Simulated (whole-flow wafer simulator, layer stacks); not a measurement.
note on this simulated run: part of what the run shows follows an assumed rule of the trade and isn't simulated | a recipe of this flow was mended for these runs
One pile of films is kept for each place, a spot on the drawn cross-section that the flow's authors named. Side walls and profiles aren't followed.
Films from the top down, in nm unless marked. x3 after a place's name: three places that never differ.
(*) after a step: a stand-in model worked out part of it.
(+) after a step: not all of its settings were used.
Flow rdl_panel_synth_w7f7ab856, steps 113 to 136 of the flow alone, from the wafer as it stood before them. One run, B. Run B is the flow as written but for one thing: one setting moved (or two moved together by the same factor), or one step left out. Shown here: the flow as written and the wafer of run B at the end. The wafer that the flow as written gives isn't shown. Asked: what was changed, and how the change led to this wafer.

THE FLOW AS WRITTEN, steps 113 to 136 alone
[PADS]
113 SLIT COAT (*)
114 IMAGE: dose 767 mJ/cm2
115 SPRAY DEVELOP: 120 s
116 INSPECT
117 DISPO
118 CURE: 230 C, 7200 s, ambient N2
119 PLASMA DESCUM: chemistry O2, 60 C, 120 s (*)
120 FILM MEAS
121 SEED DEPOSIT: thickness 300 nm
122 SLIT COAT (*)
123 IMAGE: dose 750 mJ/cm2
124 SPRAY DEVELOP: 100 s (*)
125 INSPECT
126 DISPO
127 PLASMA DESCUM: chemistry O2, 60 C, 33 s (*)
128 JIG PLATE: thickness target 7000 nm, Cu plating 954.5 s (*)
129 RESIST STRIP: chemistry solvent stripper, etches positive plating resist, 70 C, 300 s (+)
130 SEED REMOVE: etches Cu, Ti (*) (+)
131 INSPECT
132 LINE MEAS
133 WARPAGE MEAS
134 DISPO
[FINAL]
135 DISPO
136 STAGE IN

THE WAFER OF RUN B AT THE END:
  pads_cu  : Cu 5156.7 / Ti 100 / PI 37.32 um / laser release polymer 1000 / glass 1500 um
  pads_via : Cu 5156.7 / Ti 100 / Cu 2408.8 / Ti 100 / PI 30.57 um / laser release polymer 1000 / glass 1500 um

The cause: step 128, JIG PLATE: Cu plating 713 s was run, where the flow has Cu plating 954.5 s.

How the change led to this, step by step:
  128 JIG PLATE: thickness target 7000 nm, Cu plating 954.5 s (*)
      pads_cu, pads_land: Cu +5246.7 (as written it would be: Cu +7023.8)
      pads_via: Cu +5246.7 (as written it would be: Cu +8307.4)
